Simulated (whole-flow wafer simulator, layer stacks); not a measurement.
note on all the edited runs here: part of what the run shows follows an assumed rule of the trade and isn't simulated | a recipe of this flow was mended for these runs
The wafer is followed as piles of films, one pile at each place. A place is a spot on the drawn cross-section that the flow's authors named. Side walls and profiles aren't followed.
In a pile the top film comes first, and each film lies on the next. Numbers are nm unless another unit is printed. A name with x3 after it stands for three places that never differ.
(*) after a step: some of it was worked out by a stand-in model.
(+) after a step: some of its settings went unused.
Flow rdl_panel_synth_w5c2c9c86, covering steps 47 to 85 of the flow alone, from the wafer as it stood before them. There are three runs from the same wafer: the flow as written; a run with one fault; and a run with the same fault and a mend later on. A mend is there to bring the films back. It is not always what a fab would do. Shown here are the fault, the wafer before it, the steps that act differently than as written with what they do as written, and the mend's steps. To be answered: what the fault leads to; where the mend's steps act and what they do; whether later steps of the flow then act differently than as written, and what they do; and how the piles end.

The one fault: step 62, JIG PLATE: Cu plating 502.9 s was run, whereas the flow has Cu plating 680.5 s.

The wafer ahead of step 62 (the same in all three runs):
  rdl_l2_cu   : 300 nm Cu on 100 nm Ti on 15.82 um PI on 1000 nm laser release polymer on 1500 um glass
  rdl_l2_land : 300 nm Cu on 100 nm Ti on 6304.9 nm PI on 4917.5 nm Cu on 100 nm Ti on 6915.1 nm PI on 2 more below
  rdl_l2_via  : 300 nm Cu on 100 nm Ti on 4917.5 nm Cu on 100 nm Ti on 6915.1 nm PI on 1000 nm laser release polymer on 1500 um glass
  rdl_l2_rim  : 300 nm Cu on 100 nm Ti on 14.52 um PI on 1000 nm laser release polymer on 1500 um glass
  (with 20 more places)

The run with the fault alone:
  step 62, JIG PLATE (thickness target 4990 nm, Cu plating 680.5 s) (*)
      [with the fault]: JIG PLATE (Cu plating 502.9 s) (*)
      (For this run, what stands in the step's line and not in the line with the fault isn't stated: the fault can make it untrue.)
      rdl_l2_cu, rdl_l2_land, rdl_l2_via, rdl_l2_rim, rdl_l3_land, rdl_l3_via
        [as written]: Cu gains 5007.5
        [with the fault]: Cu gains 3700.7
  Later steps of the flow acting differently than as written:
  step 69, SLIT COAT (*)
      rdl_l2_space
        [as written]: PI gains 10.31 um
        [with the fault]: PI gains 9274.6
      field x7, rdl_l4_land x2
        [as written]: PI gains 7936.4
        [with the fault]: PI gains 7531.5
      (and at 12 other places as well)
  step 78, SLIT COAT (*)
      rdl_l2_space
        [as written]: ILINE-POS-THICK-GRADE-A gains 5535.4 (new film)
        [with the fault]: ILINE-POS-THICK-GRADE-A gains 5347 (new film)
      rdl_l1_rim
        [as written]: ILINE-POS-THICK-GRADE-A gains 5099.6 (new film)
        [with the fault]: ILINE-POS-THICK-GRADE-A gains 4912.3 (new film)
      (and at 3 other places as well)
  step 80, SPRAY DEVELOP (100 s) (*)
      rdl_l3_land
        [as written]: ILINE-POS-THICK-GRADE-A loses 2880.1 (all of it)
        [with the fault]: ILINE-POS-THICK-GRADE-A loses 2963.3 (all of it)
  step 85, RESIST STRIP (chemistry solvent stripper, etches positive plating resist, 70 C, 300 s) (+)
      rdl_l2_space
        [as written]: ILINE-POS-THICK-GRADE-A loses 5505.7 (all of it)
        [with the fault]: ILINE-POS-THICK-GRADE-A loses 5317.3 (all of it)
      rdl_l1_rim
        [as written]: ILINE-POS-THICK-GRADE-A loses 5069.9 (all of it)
        [with the fault]: ILINE-POS-THICK-GRADE-A loses 4882.6 (all of it)
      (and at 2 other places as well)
  By the end, the piles at far_pads_cu, rdl_l1_cu, rdl_l1_land and 11 more depart from the flow's by more than 2% or 0.5 nm, whichever is larger.
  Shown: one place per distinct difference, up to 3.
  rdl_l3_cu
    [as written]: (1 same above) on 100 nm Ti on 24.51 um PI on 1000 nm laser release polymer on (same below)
    [with the fault]: (1 same above) on 100 nm Ti on 23.53 um PI on 1000 nm laser release polymer on (same below)
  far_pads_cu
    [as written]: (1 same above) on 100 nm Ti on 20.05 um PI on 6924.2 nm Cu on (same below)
    [with the fault]: (1 same above) on 100 nm Ti on 19.64 um PI on 6924.2 nm Cu on (same below)
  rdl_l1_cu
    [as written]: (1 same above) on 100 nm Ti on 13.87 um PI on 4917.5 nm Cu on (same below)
    [with the fault]: (1 same above) on 100 nm Ti on 13.47 um PI on 4917.5 nm Cu on (same below)

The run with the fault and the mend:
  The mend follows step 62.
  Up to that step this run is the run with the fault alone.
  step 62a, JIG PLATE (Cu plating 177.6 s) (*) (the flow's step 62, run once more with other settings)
      rdl_l2_cu, rdl_l2_land, rdl_l2_via, rdl_l2_rim, rdl_l3_land, rdl_l3_via
        Cu gains 1306.9
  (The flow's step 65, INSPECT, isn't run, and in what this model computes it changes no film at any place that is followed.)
  Later steps of the flow that are run all act as written at every place that is followed.
  By the end, the piles equal the flow's at every place that both follow.
